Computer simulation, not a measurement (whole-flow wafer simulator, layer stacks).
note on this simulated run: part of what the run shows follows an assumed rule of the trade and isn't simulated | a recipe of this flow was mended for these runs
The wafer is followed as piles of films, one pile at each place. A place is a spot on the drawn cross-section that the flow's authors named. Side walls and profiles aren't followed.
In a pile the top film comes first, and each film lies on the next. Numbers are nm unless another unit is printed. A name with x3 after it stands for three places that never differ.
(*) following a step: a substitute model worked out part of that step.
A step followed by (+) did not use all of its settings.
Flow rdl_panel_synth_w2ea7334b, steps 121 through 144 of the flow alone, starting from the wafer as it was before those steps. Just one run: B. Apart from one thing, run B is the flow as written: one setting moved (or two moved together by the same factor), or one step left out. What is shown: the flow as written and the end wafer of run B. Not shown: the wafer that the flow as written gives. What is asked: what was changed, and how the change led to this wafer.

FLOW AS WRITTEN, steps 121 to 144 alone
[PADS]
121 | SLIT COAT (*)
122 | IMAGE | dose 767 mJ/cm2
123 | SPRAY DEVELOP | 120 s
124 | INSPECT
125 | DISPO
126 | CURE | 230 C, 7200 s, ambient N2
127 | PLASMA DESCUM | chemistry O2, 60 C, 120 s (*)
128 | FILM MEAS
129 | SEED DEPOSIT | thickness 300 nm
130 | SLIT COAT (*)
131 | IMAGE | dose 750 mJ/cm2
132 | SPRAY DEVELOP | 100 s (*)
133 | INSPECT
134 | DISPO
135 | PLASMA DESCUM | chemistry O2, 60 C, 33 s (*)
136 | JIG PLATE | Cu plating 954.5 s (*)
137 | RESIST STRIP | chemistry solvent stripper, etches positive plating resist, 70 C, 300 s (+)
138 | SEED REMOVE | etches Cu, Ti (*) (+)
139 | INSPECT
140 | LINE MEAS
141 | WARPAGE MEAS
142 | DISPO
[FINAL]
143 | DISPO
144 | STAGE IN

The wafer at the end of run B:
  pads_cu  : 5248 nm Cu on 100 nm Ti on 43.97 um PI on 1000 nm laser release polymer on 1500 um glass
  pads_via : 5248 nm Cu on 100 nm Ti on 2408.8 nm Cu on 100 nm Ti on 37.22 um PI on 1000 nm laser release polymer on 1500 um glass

The reason: step 136, JIG PLATE: Cu plating 725.4 s was run, though the flow has Cu plating 954.5 s.

How this came from the change, step by step:
  136 | JIG PLATE | Cu plating 954.5 s (*)
      pads_cu, pads_land: Cu gains 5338 (as written it would have been: Cu gains 7023.8)
      pads_via: Cu gains 5338 (as written it would have been: Cu gains 8307.4)
